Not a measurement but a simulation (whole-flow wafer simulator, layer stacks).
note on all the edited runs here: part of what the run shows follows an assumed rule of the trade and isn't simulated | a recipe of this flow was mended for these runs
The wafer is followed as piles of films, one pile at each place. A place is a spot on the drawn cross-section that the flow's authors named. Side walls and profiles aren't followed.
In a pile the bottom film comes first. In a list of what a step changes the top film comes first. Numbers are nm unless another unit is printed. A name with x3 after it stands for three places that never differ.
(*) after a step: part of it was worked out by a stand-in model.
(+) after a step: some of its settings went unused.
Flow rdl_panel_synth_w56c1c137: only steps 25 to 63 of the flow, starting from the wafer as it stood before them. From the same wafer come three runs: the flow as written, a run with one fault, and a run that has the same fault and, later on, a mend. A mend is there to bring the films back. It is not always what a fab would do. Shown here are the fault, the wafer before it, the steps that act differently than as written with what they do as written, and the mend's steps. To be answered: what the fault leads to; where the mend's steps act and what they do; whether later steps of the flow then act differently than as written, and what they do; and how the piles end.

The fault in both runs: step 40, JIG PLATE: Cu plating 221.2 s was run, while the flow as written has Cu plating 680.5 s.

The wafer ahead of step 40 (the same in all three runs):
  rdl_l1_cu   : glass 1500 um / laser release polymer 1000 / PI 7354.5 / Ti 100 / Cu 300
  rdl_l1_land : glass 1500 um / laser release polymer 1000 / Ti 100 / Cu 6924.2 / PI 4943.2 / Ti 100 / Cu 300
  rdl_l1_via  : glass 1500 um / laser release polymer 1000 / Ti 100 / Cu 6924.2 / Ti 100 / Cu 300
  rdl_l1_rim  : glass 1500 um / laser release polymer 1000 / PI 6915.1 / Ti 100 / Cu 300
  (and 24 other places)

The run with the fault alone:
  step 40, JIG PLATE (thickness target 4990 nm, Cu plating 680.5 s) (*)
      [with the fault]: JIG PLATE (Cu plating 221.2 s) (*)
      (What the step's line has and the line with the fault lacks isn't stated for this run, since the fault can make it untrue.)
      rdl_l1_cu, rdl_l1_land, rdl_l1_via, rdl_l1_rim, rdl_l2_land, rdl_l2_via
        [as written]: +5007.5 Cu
        [with the fault]: +1627.7 Cu
  Later steps of the flow acting differently than as written:
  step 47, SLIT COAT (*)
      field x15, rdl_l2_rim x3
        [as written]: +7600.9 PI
        [with the fault]: +6851.2 PI
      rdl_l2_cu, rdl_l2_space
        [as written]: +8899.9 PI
        [with the fault]: +7265.2 PI
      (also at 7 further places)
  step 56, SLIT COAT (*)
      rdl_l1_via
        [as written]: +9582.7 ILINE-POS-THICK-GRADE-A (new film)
        [with the fault]: +10.23 um ILINE-POS-THICK-GRADE-A (new film)
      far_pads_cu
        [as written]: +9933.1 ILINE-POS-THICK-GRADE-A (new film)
        [with the fault]: +9482.6 ILINE-POS-THICK-GRADE-A (new film)
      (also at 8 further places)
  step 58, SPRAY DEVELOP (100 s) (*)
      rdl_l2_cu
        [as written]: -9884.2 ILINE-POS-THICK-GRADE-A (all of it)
        [with the fault]: -9443 ILINE-POS-THICK-GRADE-A (all of it)
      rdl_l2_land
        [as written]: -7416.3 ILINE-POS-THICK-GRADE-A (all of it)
        [with the fault]: -7930.1 ILINE-POS-THICK-GRADE-A (all of it)
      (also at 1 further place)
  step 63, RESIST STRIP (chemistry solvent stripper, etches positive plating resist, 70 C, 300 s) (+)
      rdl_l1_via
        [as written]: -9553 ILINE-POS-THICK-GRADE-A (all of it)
        [with the fault]: -10.2 um ILINE-POS-THICK-GRADE-A (all of it)
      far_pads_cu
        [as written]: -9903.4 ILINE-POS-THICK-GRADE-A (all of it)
        [with the fault]: -9452.9 ILINE-POS-THICK-GRADE-A (all of it)
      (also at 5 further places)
  At field x15, far_pads_cu, rdl_l1_cu and 11 more, the piles at the end differ from the flow's by more than 2% or 0.5 nm, whichever is larger.
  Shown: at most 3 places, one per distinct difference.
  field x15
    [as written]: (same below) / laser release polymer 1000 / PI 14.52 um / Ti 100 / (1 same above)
    [with the fault]: (same below) / laser release polymer 1000 / PI 13.77 um / Ti 100 / (1 same above)
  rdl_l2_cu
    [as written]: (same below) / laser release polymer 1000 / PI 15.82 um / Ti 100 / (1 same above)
    [with the fault]: (same below) / laser release polymer 1000 / PI 14.18 um / Ti 100 / (1 same above)
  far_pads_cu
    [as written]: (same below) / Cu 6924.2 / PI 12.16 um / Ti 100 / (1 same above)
    [with the fault]: (same below) / Cu 6924.2 / PI 10.55 um / Ti 100 / (1 same above)

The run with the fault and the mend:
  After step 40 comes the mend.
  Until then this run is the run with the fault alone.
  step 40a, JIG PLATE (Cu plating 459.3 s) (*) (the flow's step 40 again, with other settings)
      rdl_l1_cu, rdl_l1_land, rdl_l1_via, rdl_l1_rim, rdl_l2_land, rdl_l2_via
        +3379.8 Cu
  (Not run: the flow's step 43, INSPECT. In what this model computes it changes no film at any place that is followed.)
  None of the later steps of the flow acts differently than as written at any place that is followed.
  By the end, the piles equal the flow's at every place that both follow.
